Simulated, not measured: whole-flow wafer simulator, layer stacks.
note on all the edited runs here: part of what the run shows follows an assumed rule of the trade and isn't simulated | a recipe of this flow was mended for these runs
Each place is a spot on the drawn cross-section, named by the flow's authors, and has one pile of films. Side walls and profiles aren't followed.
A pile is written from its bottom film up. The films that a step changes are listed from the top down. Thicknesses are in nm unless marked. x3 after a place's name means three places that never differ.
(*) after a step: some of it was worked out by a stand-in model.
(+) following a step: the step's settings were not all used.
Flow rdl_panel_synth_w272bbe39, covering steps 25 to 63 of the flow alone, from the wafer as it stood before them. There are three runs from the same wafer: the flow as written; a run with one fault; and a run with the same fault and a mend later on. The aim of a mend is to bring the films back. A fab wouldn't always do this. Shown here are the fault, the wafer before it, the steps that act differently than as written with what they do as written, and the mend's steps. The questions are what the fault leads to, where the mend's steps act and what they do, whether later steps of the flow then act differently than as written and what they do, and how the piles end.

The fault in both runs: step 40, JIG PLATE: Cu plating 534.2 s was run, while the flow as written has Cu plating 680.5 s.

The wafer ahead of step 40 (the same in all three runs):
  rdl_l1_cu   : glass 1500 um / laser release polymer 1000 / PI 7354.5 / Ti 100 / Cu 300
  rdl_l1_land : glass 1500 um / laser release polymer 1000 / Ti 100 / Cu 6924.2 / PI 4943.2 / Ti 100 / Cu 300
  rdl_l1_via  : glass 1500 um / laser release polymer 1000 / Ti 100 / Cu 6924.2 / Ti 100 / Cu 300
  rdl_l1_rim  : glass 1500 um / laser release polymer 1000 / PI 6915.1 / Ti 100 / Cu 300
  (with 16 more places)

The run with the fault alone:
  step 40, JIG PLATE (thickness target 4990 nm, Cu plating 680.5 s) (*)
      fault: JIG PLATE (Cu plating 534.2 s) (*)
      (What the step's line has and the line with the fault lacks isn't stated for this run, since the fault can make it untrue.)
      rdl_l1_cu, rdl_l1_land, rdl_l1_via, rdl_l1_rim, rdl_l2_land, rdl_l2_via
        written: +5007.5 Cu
        fault: +3931 Cu
  Steps further on in the flow that do not act as written:
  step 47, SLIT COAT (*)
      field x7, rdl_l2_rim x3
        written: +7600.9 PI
        fault: +7358.4 PI
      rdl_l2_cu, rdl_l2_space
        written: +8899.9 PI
        fault: +8370.9 PI
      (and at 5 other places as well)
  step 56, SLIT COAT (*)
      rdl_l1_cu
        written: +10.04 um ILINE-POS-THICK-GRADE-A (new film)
        fault: +10.14 um ILINE-POS-THICK-GRADE-A (new film)
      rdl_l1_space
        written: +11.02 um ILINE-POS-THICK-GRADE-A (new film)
        fault: +10.93 um ILINE-POS-THICK-GRADE-A (new film)
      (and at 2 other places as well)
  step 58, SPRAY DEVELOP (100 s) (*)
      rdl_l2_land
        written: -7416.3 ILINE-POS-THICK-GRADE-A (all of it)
        fault: -7573.3 ILINE-POS-THICK-GRADE-A (all of it)
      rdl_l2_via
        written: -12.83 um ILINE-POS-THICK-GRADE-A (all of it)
        fault: -13.01 um ILINE-POS-THICK-GRADE-A (all of it)
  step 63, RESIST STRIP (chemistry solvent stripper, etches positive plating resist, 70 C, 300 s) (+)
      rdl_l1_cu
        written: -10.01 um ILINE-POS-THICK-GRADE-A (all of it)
        fault: -10.11 um ILINE-POS-THICK-GRADE-A (all of it)
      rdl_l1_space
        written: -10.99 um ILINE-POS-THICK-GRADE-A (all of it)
        fault: -10.9 um ILINE-POS-THICK-GRADE-A (all of it)
  By the end, the piles at far_pads_cu, rdl_l1_cu, rdl_l1_space and 7 more depart from the flow's by more than 2% or 0.5 nm, whichever is larger.
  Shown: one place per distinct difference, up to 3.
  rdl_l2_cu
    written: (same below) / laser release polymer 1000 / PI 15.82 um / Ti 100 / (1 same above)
    fault: (same below) / laser release polymer 1000 / PI 15.29 um / Ti 100 / (1 same above)
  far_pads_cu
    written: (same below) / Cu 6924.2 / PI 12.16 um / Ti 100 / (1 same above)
    fault: (same below) / Cu 6924.2 / PI 11.66 um / Ti 100 / (1 same above)
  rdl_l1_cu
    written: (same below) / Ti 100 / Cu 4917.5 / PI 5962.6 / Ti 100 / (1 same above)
    fault: (same below) / Ti 100 / Cu 3841 / PI 6256.3 / Ti 100 / (1 same above)

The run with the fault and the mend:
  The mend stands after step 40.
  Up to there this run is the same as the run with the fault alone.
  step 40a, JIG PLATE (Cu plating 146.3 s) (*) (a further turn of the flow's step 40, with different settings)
      rdl_l1_cu, rdl_l1_land, rdl_l1_via, rdl_l1_rim, rdl_l2_land, rdl_l2_via
        +1076.6 Cu
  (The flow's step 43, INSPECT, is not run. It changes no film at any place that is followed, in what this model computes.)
  Every later step of the flow that is run acts as written at every place that is followed.
  By the end, the piles equal the flow's at every place that both follow.
